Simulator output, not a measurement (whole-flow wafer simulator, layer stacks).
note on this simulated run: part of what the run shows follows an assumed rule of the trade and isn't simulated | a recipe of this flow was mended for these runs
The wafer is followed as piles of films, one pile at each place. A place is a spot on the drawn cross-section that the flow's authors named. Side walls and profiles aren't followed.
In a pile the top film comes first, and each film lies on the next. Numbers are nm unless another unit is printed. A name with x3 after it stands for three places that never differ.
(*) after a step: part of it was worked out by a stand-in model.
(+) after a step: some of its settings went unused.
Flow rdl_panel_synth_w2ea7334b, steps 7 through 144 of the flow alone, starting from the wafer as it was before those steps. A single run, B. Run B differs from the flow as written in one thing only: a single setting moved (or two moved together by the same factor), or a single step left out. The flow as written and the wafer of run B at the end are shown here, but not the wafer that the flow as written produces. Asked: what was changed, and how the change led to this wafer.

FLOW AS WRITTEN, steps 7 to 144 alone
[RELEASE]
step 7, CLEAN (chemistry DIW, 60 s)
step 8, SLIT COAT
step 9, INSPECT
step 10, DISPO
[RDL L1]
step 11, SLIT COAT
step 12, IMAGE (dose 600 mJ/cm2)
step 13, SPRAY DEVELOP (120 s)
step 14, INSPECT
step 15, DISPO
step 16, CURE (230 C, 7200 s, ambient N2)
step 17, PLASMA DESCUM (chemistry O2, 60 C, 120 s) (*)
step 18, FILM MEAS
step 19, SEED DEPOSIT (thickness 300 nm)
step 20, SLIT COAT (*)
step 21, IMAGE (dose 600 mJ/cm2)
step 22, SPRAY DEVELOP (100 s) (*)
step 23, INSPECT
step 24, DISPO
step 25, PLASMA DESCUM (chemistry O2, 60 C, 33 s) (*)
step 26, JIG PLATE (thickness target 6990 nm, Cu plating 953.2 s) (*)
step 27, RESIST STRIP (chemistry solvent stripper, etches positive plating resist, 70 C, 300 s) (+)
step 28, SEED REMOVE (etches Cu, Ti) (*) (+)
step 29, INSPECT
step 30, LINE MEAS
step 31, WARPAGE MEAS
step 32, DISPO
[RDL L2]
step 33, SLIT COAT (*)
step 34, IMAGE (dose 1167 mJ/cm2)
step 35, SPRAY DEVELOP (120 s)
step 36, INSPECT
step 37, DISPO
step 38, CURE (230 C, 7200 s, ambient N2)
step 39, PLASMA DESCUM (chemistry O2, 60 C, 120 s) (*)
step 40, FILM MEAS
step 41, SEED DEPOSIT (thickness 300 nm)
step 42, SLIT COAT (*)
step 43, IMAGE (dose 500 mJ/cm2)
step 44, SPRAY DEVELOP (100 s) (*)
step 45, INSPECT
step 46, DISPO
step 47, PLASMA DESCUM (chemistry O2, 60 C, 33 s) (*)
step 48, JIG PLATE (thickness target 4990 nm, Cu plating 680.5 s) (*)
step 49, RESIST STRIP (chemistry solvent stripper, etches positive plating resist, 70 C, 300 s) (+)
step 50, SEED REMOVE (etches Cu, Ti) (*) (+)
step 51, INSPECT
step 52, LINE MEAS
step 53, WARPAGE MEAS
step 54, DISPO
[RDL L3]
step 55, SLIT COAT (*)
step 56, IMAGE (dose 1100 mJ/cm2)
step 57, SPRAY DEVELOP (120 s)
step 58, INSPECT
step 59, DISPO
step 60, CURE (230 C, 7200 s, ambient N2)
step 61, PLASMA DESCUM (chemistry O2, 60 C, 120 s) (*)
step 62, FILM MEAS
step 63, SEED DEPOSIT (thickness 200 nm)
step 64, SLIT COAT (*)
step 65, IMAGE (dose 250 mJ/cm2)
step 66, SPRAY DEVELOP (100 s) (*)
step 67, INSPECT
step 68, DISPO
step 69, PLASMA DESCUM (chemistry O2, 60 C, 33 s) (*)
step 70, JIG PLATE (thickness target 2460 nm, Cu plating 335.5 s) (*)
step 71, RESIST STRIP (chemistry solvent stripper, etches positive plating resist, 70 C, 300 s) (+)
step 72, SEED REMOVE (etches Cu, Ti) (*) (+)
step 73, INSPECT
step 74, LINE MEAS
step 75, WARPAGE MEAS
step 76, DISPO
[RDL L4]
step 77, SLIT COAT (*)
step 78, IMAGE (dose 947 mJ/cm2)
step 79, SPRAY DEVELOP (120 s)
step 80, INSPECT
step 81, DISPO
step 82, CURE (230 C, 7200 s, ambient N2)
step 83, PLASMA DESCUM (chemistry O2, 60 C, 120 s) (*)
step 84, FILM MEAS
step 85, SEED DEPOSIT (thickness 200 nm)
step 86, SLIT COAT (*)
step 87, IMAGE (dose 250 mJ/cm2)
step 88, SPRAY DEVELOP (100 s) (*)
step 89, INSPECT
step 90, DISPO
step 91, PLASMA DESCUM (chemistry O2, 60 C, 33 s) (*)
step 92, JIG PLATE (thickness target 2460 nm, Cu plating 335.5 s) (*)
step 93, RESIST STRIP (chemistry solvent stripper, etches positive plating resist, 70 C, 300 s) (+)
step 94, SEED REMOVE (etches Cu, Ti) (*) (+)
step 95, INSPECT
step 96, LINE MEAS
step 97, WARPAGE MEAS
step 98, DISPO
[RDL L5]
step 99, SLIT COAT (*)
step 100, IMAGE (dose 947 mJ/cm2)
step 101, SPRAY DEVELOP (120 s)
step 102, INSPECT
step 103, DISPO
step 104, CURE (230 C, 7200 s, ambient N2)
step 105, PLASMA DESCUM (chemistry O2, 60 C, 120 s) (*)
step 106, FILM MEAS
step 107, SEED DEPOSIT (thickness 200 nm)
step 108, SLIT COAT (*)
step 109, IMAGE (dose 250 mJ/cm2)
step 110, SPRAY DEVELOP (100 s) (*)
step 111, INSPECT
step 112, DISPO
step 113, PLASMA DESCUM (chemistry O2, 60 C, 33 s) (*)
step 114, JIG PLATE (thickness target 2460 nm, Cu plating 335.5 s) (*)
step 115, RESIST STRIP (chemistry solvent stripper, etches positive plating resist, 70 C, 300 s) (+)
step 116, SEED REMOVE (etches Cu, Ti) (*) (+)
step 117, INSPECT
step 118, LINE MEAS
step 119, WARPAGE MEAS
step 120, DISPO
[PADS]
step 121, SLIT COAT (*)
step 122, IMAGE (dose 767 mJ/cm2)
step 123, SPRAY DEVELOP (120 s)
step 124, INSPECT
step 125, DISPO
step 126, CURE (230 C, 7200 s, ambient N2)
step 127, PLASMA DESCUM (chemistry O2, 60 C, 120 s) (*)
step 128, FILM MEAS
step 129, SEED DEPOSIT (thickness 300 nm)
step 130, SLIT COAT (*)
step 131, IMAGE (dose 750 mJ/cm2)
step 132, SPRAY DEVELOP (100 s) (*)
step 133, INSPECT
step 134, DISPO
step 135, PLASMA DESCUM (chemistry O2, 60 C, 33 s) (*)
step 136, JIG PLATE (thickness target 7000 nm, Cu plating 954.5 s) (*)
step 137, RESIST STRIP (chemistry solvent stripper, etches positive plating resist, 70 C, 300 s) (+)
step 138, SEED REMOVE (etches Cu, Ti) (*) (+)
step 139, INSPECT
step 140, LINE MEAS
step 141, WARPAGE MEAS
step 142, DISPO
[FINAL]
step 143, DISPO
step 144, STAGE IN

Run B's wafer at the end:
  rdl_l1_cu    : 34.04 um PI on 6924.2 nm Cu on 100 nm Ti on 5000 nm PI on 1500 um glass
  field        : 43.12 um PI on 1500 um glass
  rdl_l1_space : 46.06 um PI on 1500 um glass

What caused this: step 8, SLIT COAT, was skipped.

Step by step, how the change led to this:
  (no step that both runs have acts differently)
